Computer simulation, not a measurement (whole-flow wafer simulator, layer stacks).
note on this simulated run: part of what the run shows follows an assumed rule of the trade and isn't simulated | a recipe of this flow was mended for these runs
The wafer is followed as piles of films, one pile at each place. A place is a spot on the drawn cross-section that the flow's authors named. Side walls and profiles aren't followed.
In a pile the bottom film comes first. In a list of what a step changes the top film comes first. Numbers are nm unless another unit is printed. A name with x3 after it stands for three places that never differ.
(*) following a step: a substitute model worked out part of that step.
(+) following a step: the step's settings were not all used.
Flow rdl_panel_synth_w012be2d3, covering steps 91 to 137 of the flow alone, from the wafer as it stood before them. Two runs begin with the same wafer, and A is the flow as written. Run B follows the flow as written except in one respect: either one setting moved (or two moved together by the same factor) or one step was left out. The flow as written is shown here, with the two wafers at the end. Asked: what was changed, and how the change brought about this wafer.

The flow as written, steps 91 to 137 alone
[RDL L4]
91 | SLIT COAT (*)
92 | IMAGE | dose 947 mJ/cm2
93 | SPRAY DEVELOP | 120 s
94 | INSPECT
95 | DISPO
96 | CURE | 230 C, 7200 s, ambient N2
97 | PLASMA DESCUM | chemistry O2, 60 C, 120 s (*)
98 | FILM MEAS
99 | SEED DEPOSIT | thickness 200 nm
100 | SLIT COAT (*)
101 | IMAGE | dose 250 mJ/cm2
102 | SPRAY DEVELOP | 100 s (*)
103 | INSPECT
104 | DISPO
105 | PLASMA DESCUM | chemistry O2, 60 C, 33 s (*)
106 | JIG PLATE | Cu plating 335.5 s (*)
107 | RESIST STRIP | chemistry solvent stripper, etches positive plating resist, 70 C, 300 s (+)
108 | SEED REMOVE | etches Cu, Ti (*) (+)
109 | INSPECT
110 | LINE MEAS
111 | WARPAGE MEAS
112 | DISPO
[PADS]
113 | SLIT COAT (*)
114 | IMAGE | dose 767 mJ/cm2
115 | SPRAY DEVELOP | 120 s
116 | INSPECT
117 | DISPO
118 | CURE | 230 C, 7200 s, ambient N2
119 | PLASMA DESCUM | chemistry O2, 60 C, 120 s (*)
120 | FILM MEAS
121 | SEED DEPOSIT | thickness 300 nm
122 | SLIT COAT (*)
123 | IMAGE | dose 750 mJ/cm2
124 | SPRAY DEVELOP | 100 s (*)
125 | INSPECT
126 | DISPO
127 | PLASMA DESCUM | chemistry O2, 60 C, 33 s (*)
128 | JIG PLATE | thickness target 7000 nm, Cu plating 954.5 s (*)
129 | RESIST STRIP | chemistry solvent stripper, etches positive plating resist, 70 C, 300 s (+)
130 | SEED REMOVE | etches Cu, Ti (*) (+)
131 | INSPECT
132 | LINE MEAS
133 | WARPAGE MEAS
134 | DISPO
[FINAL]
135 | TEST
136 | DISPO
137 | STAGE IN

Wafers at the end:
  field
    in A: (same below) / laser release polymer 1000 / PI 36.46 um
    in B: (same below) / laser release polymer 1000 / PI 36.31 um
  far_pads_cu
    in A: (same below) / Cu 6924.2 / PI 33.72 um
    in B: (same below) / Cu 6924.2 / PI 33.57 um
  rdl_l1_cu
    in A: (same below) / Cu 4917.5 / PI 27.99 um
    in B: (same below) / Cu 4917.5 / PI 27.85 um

The reason: step 106, JIG PLATE: Cu plating 281.8 s was run, though the flow has Cu plating 335.5 s.

The path from the change to this, step by step:
  106 | JIG PLATE | Cu plating 335.5 s (*)
      rdl_l4_cu, rdl_l4_land, rdl_l4_via, pads_land, pads_via: A Cu gains 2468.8 | B Cu gains 2073.7
  113 | SLIT COAT (*)
      field: A PI gains 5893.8 | B PI gains 5746.5
      far_pads_cu: A PI gains 5844.2 | B PI gains 5697.2
      (also at 20 further places)
  122 | SLIT COAT (*)
      rdl_l4_cu: A ILINE-POS-THICK-GRADE-A gains 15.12 um (new film) | B ILINE-POS-THICK-GRADE-A gains 14.99 um (new film)
      rdl_l4_space: A ILINE-POS-THICK-GRADE-A gains 15.12 um (new film) | B ILINE-POS-THICK-GRADE-A gains 15 um (new film)
      (also at 6 further places)
  124 | SPRAY DEVELOP | 100 s (*)
      pads_cu: A ILINE-POS-THICK-GRADE-A loses 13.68 um (all of it) | B ILINE-POS-THICK-GRADE-A loses 13.66 um (all of it)
      pads_land: A ILINE-POS-THICK-GRADE-A loses 13.11 um (all of it) | B ILINE-POS-THICK-GRADE-A loses 13.14 um (all of it)
      (also at 1 further place)
  129 | RESIST STRIP | chemistry solvent stripper, etches positive plating resist, 70 C, 300 s (+)
      rdl_l4_cu: A ILINE-POS-THICK-GRADE-A loses 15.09 um (all of it) | B ILINE-POS-THICK-GRADE-A loses 14.96 um (all of it)
      rdl_l4_space: A ILINE-POS-THICK-GRADE-A loses 15.09 um (all of it) | B ILINE-POS-THICK-GRADE-A loses 14.98 um (all of it)
      (also at 3 further places)
